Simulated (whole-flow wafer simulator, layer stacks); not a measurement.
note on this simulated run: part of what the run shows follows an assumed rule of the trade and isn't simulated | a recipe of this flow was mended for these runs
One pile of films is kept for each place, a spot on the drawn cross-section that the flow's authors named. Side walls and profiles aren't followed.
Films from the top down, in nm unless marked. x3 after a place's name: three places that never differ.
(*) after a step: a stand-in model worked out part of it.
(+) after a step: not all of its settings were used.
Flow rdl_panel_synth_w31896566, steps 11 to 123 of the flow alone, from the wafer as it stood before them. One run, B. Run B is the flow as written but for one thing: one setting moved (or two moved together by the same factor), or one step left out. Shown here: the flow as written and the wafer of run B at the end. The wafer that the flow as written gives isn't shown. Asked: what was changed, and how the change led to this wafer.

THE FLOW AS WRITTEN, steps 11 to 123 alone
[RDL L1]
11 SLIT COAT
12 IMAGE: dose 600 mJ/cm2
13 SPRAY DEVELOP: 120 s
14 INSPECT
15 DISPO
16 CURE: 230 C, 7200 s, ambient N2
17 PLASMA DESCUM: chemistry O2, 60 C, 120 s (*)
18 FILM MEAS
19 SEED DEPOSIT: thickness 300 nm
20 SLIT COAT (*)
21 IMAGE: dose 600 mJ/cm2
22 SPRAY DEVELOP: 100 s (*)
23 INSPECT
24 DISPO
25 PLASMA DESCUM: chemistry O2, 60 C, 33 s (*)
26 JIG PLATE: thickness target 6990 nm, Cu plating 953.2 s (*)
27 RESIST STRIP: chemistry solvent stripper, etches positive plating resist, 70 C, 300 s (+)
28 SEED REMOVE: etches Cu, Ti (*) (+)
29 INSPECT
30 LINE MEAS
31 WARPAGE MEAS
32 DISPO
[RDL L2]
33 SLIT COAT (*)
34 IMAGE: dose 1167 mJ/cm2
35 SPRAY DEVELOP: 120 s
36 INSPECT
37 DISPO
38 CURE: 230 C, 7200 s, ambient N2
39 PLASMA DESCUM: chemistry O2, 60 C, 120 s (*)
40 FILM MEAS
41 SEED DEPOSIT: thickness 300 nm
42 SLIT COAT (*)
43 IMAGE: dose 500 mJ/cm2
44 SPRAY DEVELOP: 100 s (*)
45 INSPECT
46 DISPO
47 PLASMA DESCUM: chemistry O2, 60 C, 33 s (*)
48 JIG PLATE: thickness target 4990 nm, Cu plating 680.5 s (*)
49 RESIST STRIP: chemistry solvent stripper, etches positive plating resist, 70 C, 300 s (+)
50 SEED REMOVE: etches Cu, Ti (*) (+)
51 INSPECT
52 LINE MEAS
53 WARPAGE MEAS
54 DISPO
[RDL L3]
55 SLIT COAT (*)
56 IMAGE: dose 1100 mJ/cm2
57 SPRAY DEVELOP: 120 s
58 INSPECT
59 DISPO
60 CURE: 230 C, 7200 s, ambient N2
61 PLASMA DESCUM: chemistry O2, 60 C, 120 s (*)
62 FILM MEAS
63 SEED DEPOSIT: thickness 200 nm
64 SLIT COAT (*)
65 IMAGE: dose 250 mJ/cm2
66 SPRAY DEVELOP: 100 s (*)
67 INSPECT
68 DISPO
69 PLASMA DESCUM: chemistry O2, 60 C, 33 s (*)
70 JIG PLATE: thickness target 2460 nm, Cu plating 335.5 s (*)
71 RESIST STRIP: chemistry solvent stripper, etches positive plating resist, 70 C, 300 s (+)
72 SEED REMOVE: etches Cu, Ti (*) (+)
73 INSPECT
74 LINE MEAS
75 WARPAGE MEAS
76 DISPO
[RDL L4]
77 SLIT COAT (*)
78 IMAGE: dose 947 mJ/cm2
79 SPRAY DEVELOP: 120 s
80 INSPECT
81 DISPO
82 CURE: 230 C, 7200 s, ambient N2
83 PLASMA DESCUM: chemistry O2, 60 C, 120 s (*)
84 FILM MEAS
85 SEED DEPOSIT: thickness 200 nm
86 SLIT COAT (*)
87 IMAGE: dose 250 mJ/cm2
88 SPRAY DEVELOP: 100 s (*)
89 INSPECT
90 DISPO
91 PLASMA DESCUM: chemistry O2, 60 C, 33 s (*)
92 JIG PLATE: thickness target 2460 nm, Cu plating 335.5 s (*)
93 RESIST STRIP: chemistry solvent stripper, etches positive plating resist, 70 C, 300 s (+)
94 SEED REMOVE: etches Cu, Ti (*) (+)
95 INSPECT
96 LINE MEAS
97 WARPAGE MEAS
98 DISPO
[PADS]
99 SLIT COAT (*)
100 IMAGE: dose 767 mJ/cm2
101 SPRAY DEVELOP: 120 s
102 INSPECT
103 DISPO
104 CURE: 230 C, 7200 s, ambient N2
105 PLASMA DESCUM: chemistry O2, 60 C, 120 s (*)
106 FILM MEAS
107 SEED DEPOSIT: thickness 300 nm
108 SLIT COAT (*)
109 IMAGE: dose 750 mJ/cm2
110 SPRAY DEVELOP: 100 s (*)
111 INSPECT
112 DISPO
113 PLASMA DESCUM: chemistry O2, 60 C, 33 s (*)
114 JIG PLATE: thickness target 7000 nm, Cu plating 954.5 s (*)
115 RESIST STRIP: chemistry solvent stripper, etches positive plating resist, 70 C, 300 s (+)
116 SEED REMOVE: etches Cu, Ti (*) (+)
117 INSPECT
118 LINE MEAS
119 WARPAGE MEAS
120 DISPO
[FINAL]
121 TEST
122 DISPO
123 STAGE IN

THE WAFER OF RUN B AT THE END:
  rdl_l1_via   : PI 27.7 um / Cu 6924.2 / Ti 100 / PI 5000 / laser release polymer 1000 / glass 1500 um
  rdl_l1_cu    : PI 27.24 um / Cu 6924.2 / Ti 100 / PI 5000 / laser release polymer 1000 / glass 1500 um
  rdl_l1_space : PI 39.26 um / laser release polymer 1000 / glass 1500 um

The cause: step 13, SPRAY DEVELOP: 120 s, was left out.

How the change led to this, step by step:
  20 SLIT COAT (*)
      rdl_l1_cu: ILINE-POS-THICK-GRADE-A +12 um (new film) (as written it would be: ILINE-POS-THICK-GRADE-A +10.42 um (new film))
      rdl_l1_space: ILINE-POS-THICK-GRADE-A +12 um (new film) (as written it would be: ILINE-POS-THICK-GRADE-A +10.94 um (new film))
      (and at 1 more place)
  22 SPRAY DEVELOP: 100 s (*)
      rdl_l1_cu: ILINE-POS-THICK-GRADE-A -12 um (all of it) (as written it would be: ILINE-POS-THICK-GRADE-A -10.42 um (all of it))
      rdl_l1_via: ILINE-POS-THICK-GRADE-A -12 um (all of it) (as written it would be: ILINE-POS-THICK-GRADE-A -13.83 um (all of it))
  27 RESIST STRIP: chemistry solvent stripper, etches positive plating resist, 70 C, 300 s (+)
      rdl_l1_space: ILINE-POS-THICK-GRADE-A -11.97 um (all of it) (as written it would be: ILINE-POS-THICK-GRADE-A -10.91 um (all of it))
  33 SLIT COAT (*)
      rdl_l1_cu: PI +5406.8 (new film) (as written it would be: PI +4815.5 (new film))
      rdl_l1_space: PI +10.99 um (as written it would be: PI +10.38 um)
      (and at 1 more place)
  42 SLIT COAT (*)
      rdl_l1_via: ILINE-POS-THICK-GRADE-A +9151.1 (new film) (as written it would be: ILINE-POS-THICK-GRADE-A +10.08 um (new film))
      rdl_l1_cu: ILINE-POS-THICK-GRADE-A +9750.6 (new film) (as written it would be: ILINE-POS-THICK-GRADE-A +9269.6 (new film))
      (and at 1 more place)
  49 RESIST STRIP: chemistry solvent stripper, etches positive plating resist, 70 C, 300 s (+)
      rdl_l1_via: ILINE-POS-THICK-GRADE-A -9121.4 (all of it) (as written it would be: ILINE-POS-THICK-GRADE-A -10.05 um (all of it))
      rdl_l1_cu: ILINE-POS-THICK-GRADE-A -9720.9 (all of it) (as written it would be: ILINE-POS-THICK-GRADE-A -9239.9 (all of it))
      (and at 1 more place)
  55 SLIT COAT (*)
      rdl_l1_cu: PI +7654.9 (as written it would be: PI +7258.6)
      rdl_l1_space: PI +8803.7 (as written it would be: PI +8409.5)
      (and at 1 more place)
  64 SLIT COAT (*)
      rdl_l1_cu: ILINE-POS-THICK-GRADE-A +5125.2 (new film) (as written it would be: ILINE-POS-THICK-GRADE-A +4881.9 (new film))
      rdl_l1_space: ILINE-POS-THICK-GRADE-A +5345.3 (new film) (as written it would be: ILINE-POS-THICK-GRADE-A +5109.9 (new film))
      (and at 1 more place)
  71 RESIST STRIP: chemistry solvent stripper, etches positive plating resist, 70 C, 300 s (+)
      rdl_l1_cu: ILINE-POS-THICK-GRADE-A -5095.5 (all of it) (as written it would be: ILINE-POS-THICK-GRADE-A -4852.2 (all of it))
      rdl_l1_space: ILINE-POS-THICK-GRADE-A -5315.6 (all of it) (as written it would be: ILINE-POS-THICK-GRADE-A -5080.2 (all of it))
      (and at 1 more place)
  77 SLIT COAT (*)
      rdl_l1_cu: PI +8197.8 (as written it would be: PI +7979.2)
      rdl_l1_space: PI +8435.5 (as written it would be: PI +8225.4)
      (and at 1 more place)
  86 SLIT COAT (*)
      rdl_l1_cu: ILINE-POS-THICK-GRADE-A +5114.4 (new film) (as written it would be: ILINE-POS-THICK-GRADE-A +4982.5 (new film))
      rdl_l1_space: ILINE-POS-THICK-GRADE-A +5155.1 (new film) (as written it would be: ILINE-POS-THICK-GRADE-A +5029.9 (new film))
      (and at 1 more place)
  93 RESIST STRIP: chemistry solvent stripper, etches positive plating resist, 70 C, 300 s (+)
      rdl_l1_cu: ILINE-POS-THICK-GRADE-A -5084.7 (all of it) (as written it would be: ILINE-POS-THICK-GRADE-A -4952.8 (all of it))
      rdl_l1_space: ILINE-POS-THICK-GRADE-A -5125.4 (all of it) (as written it would be: ILINE-POS-THICK-GRADE-A -5000.2 (all of it))
      (and at 1 more place)
  99 SLIT COAT (*)
      rdl_l1_via: PI +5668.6 (as written it would be: PI +5880.7)
  108 SLIT COAT (*)
      rdl_l1_cu: ILINE-POS-THICK-GRADE-A +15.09 um (new film) (as written it would be: ILINE-POS-THICK-GRADE-A +15 um (new film))
      rdl_l1_space: ILINE-POS-THICK-GRADE-A +15.1 um (new film) (as written it would be: ILINE-POS-THICK-GRADE-A +15.01 um (new film))
      (and at 1 more place)
  115 RESIST STRIP: chemistry solvent stripper, etches positive plating resist, 70 C, 300 s (+)
      rdl_l1_cu: ILINE-POS-THICK-GRADE-A -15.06 um (all of it) (as written it would be: ILINE-POS-THICK-GRADE-A -14.97 um (all of it))
      rdl_l1_space: ILINE-POS-THICK-GRADE-A -15.07 um (all of it) (as written it would be: ILINE-POS-THICK-GRADE-A -14.98 um (all of it))
      (and at 1 more place)
